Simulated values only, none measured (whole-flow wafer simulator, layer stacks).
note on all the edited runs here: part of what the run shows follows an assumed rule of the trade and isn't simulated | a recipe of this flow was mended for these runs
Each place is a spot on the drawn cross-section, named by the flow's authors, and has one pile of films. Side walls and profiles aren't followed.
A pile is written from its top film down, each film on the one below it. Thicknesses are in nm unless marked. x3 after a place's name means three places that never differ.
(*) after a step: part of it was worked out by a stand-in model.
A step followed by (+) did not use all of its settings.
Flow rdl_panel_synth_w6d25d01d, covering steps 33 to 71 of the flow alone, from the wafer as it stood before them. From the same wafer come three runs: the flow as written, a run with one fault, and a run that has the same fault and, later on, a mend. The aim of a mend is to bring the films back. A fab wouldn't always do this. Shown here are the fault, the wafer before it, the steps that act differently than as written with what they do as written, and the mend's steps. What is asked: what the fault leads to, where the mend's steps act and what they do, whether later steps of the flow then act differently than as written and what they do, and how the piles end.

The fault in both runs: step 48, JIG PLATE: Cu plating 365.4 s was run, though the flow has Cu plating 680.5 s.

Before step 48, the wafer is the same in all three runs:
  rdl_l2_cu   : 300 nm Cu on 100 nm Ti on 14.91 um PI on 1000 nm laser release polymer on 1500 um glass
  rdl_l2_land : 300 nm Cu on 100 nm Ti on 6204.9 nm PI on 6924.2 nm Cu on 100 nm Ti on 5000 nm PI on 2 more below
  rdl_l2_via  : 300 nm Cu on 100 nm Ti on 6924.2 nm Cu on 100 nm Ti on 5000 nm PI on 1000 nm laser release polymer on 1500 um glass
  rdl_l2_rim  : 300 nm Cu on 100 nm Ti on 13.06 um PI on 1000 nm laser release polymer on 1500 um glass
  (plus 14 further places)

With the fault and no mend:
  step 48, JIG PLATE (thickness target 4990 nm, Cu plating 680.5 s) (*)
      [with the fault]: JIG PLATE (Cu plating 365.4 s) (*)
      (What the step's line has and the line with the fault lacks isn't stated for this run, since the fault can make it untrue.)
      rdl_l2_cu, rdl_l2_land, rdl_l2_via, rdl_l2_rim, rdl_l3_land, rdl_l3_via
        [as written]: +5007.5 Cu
        [with the fault]: +2688.8 Cu
  Later steps of the flow acting differently than as written:
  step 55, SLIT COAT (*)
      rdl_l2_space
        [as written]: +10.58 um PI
        [with the fault]: +8722.3 PI
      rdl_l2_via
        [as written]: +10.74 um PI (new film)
        [with the fault]: +9576.8 PI (new film)
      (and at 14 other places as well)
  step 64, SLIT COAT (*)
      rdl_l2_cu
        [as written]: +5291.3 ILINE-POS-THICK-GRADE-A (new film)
        [with the fault]: +5136.1 ILINE-POS-THICK-GRADE-A (new film)
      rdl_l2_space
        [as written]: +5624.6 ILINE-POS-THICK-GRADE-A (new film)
        [with the fault]: +5324.9 ILINE-POS-THICK-GRADE-A (new film)
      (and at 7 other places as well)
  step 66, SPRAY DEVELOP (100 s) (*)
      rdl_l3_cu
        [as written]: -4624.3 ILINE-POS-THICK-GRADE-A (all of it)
        [with the fault]: -4453.8 ILINE-POS-THICK-GRADE-A (all of it)
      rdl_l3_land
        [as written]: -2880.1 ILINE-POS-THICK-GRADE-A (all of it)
        [with the fault]: -3038.5 ILINE-POS-THICK-GRADE-A (all of it)
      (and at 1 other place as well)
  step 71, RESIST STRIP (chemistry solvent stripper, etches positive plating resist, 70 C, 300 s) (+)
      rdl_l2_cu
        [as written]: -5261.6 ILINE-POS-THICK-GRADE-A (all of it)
        [with the fault]: -5106.4 ILINE-POS-THICK-GRADE-A (all of it)
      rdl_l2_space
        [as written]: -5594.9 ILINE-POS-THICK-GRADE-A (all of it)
        [with the fault]: -5295.2 ILINE-POS-THICK-GRADE-A (all of it)
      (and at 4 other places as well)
  At field x3, rdl_l1_cu, rdl_l1_space and 13 more, the piles at the end differ from the flow's by more than 2% or 0.5 nm, whichever is larger.
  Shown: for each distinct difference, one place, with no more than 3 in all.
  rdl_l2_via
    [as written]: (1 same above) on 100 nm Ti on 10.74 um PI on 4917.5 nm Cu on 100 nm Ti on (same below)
    [with the fault]: (1 same above) on 100 nm Ti on 9576.8 nm PI on 2598.8 nm Cu on 100 nm Ti on (same below)
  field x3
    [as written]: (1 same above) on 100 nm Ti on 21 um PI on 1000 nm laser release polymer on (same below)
    [with the fault]: (1 same above) on 100 nm Ti on 20.3 um PI on 1000 nm laser release polymer on (same below)
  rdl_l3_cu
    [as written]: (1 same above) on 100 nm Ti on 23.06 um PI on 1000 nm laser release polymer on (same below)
    [with the fault]: (1 same above) on 100 nm Ti on 21.35 um PI on 1000 nm laser release polymer on (same below)

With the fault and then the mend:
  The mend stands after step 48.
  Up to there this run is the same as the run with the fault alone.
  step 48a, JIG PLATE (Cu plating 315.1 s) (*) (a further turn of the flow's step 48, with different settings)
      rdl_l2_cu, rdl_l2_land, rdl_l2_via, rdl_l2_rim, rdl_l3_land, rdl_l3_via
        +2318.7 Cu
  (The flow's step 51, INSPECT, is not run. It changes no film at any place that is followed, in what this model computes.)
  Later steps of the flow that are run all act as written at every place that is followed.
  At every place that both follow, the piles at the end match the flow's.
